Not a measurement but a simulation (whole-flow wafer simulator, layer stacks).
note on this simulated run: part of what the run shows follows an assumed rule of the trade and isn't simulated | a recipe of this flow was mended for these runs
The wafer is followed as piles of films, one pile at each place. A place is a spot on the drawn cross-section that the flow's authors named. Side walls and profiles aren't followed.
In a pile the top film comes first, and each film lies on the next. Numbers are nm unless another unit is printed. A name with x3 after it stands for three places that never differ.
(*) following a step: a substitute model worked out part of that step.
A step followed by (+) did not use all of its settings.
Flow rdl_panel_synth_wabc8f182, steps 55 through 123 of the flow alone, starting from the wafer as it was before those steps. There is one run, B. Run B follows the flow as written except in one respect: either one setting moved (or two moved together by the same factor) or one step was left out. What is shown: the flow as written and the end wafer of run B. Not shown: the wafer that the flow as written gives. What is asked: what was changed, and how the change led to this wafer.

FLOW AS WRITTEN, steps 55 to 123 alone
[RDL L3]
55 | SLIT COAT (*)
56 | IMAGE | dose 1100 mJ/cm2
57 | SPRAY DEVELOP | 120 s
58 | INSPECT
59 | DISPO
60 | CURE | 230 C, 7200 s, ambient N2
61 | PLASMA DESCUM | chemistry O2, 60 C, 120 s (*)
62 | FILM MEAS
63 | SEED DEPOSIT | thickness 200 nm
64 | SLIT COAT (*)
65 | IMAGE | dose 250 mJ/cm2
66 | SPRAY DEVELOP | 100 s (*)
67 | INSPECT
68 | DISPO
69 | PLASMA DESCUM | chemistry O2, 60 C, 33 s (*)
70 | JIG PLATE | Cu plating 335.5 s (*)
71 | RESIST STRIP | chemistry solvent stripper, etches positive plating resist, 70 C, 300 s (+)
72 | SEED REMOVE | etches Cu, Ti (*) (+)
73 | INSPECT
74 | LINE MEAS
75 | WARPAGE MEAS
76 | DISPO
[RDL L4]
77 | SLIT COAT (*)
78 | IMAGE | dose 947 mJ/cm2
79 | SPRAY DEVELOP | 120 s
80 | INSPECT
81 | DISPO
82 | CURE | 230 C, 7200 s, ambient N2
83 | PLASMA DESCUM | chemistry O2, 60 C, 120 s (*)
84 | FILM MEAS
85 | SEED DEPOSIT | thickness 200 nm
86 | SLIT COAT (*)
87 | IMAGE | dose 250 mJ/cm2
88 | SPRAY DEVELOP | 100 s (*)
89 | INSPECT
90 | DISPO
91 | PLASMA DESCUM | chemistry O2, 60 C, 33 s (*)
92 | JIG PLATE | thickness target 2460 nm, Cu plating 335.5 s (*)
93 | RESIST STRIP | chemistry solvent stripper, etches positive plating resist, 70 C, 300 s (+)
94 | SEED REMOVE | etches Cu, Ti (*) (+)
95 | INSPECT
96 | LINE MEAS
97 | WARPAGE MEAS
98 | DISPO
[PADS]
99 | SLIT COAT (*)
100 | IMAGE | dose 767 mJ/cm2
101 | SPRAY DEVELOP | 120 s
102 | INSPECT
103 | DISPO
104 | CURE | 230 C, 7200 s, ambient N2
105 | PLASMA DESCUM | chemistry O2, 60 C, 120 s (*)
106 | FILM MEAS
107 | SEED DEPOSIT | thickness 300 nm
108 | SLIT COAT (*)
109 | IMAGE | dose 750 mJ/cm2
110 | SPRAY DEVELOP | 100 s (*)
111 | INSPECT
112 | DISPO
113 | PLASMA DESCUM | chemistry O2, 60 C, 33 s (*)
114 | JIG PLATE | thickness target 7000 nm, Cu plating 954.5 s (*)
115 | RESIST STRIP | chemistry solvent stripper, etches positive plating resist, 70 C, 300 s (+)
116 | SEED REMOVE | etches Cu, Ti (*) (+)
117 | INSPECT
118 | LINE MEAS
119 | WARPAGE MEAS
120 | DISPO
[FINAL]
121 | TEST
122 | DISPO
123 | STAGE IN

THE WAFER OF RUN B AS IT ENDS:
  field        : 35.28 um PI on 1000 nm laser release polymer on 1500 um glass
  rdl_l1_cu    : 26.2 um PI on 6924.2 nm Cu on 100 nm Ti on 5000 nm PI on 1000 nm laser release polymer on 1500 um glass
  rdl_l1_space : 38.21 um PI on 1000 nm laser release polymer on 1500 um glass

What caused this: step 70, JIG PLATE: Cu plating 389.2 s was run, though the flow has Cu plating 335.5 s.

The path from the change to this, step by step:
  70 | JIG PLATE | Cu plating 335.5 s (*)
      rdl_l3_cu, rdl_l3_land, rdl_l3_via, rdl_l4_land, rdl_l4_via: +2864 Cu (in the flow as written it would be: +2468.8 Cu)
  77 | SLIT COAT (*)
      field, pads_cu, pads_space, pads_land, pads_via: +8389 PI (in the flow as written it would be: +8112.6 PI)
      rdl_l1_cu: +8254.2 PI (in the flow as written it would be: +7979.2 PI)
      (also at 12 further places)
  99 | SLIT COAT (*)
      rdl_l4_via: +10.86 um PI (new film) (in the flow as written it would be: +10.89 um PI (new film))
  108 | SLIT COAT (*)
      rdl_l4_cu, rdl_l4_space: +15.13 um ILINE-POS-THICK-GRADE-A (new film) (in the flow as written it would be: +15.12 um ILINE-POS-THICK-GRADE-A (new film))
      rdl_l2_via: +14.77 um ILINE-POS-THICK-GRADE-A (new film) (in the flow as written it would be: +14.76 um ILINE-POS-THICK-GRADE-A (new film))
      (also at 7 further places)
  115 | RESIST STRIP | chemistry solvent stripper, etches positive plating resist, 70 C, 300 s (+)
      rdl_l4_cu, rdl_l4_space: -15.1 um ILINE-POS-THICK-GRADE-A (all of it) (in the flow as written it would be: -15.09 um ILINE-POS-THICK-GRADE-A (all of it))
      rdl_l2_via: -14.74 um ILINE-POS-THICK-GRADE-A (all of it) (in the flow as written it would be: -14.73 um ILINE-POS-THICK-GRADE-A (all of it))
      (also at 7 further places)
